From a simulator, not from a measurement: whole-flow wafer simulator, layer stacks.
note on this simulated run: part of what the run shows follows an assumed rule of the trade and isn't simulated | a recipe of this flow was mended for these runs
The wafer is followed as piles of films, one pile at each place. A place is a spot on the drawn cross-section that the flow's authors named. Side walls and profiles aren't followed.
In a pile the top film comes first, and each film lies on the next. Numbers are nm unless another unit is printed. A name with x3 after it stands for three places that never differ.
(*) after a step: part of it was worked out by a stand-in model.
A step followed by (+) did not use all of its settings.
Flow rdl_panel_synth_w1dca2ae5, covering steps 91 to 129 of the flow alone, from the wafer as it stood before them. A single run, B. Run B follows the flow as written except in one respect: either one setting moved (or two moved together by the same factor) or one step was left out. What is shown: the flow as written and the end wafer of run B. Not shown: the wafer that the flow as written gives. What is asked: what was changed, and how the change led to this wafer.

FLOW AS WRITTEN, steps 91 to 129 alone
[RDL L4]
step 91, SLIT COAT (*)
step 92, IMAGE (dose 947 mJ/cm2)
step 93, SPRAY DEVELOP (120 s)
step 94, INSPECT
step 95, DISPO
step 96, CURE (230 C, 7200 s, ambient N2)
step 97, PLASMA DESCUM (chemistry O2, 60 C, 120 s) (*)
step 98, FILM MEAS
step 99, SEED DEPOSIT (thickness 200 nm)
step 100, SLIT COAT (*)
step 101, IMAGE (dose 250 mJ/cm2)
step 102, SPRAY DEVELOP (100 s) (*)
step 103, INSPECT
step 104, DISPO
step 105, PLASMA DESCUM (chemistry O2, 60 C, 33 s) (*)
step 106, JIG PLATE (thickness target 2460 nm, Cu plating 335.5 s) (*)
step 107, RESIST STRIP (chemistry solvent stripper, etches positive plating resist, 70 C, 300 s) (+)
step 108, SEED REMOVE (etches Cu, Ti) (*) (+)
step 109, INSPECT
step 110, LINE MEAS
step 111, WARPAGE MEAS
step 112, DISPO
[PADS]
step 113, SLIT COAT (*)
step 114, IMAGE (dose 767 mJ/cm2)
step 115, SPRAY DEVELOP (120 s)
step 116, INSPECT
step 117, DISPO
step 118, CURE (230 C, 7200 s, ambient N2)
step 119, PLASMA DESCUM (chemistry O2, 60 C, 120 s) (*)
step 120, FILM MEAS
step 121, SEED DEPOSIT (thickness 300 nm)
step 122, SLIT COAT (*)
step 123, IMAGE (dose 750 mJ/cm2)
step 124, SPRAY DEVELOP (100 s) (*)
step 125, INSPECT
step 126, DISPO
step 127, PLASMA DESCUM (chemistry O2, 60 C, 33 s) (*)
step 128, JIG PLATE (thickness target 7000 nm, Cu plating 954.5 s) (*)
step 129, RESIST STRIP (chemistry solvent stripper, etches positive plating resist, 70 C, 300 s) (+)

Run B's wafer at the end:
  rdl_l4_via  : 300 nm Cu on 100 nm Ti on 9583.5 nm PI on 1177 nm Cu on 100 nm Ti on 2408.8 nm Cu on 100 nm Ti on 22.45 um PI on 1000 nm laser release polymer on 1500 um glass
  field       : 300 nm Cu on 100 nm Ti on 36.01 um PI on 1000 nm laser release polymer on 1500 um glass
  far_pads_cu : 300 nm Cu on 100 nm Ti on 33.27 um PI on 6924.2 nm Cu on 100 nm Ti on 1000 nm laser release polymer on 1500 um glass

The reason: step 106, JIG PLATE: Cu plating 168.1 s was run, while the flow as written has Cu plating 335.5 s.

The path from the change to this, step by step:
  step 106, JIG PLATE (thickness target 2460 nm, Cu plating 335.5 s) (*)
      rdl_l4_cu, rdl_l4_land, rdl_l4_via, pads_land, pads_via: Cu gains 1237 (in the flow as written it would be: Cu gains 2468.8)
  step 113, SLIT COAT (*)
      rdl_l4_via: PI gains 9583.5 (new film) (in the flow as written it would be: PI gains 10.89 um (new film))
      field: PI gains 5442.8 (in the flow as written it would be: PI gains 5893.8)
      (also at 21 further places)
  step 122, SLIT COAT (*)
      rdl_l2_cu, rdl_l2_space: ILINE-POS-THICK-GRADE-A gains 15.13 um (new film) (in the flow as written it would be: ILINE-POS-THICK-GRADE-A gains 15.12 um (new film))
      rdl_l1_space: ILINE-POS-THICK-GRADE-A gains 15.18 um (new film) (in the flow as written it would be: ILINE-POS-THICK-GRADE-A gains 15.17 um (new film))
      (also at 12 further places)
  step 124, SPRAY DEVELOP (100 s) (*)
      pads_cu: ILINE-POS-THICK-GRADE-A loses 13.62 um (all of it) (in the flow as written it would be: ILINE-POS-THICK-GRADE-A loses 13.68 um (all of it))
      pads_land: ILINE-POS-THICK-GRADE-A loses 13.22 um (all of it) (in the flow as written it would be: ILINE-POS-THICK-GRADE-A loses 13.11 um (all of it))
      (also at 1 further place)
  step 128, JIG PLATE (thickness target 7000 nm, Cu plating 954.5 s) (*)
      pads_via: Au/Ni/Cu gains 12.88 um (new film) (in the flow as written it would be: Au/Ni/Cu gains 12.72 um (new film))
  step 129, RESIST STRIP (chemistry solvent stripper, etches positive plating resist, 70 C, 300 s) (+)
      rdl_l2_cu, rdl_l2_space: ILINE-POS-THICK-GRADE-A loses 15.1 um (all of it) (in the flow as written it would be: ILINE-POS-THICK-GRADE-A loses 15.09 um (all of it))
      rdl_l1_space: ILINE-POS-THICK-GRADE-A loses 15.15 um (all of it) (in the flow as written it would be: ILINE-POS-THICK-GRADE-A loses 15.14 um (all of it))
      (also at 10 further places)
